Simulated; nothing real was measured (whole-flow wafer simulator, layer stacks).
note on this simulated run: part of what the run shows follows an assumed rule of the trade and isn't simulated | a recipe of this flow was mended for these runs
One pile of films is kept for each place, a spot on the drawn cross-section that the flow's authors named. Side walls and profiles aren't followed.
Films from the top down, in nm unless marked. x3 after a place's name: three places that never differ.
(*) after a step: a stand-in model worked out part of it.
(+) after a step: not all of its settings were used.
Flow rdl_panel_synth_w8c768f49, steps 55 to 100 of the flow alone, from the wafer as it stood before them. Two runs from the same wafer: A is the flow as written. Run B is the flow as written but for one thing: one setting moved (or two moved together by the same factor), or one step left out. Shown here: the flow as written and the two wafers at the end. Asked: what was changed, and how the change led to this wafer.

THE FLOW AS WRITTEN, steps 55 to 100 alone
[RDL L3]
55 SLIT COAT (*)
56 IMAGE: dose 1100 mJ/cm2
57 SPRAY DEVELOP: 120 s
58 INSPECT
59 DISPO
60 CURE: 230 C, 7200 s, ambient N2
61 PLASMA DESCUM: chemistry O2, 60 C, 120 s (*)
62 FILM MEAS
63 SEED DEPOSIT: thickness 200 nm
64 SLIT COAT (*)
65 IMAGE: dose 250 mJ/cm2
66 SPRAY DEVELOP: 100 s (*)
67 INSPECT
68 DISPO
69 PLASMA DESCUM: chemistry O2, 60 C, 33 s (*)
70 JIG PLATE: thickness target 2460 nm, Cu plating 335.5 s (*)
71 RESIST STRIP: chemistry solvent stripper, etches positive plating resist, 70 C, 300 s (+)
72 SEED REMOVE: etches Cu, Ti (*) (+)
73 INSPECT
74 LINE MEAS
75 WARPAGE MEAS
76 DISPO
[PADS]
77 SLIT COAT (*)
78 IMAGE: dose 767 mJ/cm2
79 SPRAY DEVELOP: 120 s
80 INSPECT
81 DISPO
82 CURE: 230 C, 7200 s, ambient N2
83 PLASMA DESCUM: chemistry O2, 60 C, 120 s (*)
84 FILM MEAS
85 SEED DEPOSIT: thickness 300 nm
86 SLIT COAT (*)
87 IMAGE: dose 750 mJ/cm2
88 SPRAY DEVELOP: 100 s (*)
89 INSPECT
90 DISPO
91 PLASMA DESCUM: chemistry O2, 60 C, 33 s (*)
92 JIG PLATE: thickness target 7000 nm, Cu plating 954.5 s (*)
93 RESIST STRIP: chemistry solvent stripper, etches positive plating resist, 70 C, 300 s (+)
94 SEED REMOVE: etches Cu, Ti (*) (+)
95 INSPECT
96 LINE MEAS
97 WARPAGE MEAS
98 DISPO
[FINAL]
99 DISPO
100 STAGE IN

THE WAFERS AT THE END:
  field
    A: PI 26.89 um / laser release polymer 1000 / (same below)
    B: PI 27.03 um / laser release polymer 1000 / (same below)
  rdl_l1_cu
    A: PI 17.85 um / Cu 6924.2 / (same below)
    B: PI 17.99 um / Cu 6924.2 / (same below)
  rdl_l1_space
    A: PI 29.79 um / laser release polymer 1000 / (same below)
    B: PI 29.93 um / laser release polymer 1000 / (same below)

The cause: step 70, JIG PLATE: Cu plating 385.8 s was run, where the flow has Cu plating 335.5 s.

How the change led to this, step by step:
  70 JIG PLATE: thickness target 2460 nm, Cu plating 335.5 s (*)
      rdl_l3_cu, rdl_l3_land, rdl_l3_via, pads_land, pads_via: A Cu +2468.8 | B Cu +2839
  77 SLIT COAT (*)
      field: A PI +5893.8 | B PI +6034
      rdl_l1_cu: A PI +5773.5 | B PI +5912.7
      (and at 13 more places)
  86 SLIT COAT (*)
      rdl_l1_cu: A ILINE-POS-THICK-GRADE-A +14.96 um (new film) | B ILINE-POS-THICK-GRADE-A +14.97 um (new film)
      rdl_l2_land: A ILINE-POS-THICK-GRADE-A +14.62 um (new film) | B ILINE-POS-THICK-GRADE-A +14.63 um (new film)
      (and at 10 more places)
  88 SPRAY DEVELOP: 100 s (*)
      pads_cu: A ILINE-POS-THICK-GRADE-A -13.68 um (all of it) | B ILINE-POS-THICK-GRADE-A -13.69 um (all of it)
      pads_land: A ILINE-POS-THICK-GRADE-A -13.11 um (all of it) | B ILINE-POS-THICK-GRADE-A -13.08 um (all of it)
      (and at 1 more place)
  93 RESIST STRIP: chemistry solvent stripper, etches positive plating resist, 70 C, 300 s (+)
      rdl_l1_cu: A ILINE-POS-THICK-GRADE-A -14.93 um (all of it) | B ILINE-POS-THICK-GRADE-A -14.94 um (all of it)
      rdl_l2_land: A ILINE-POS-THICK-GRADE-A -14.59 um (all of it) | B ILINE-POS-THICK-GRADE-A -14.6 um (all of it)
      (and at 7 more places)
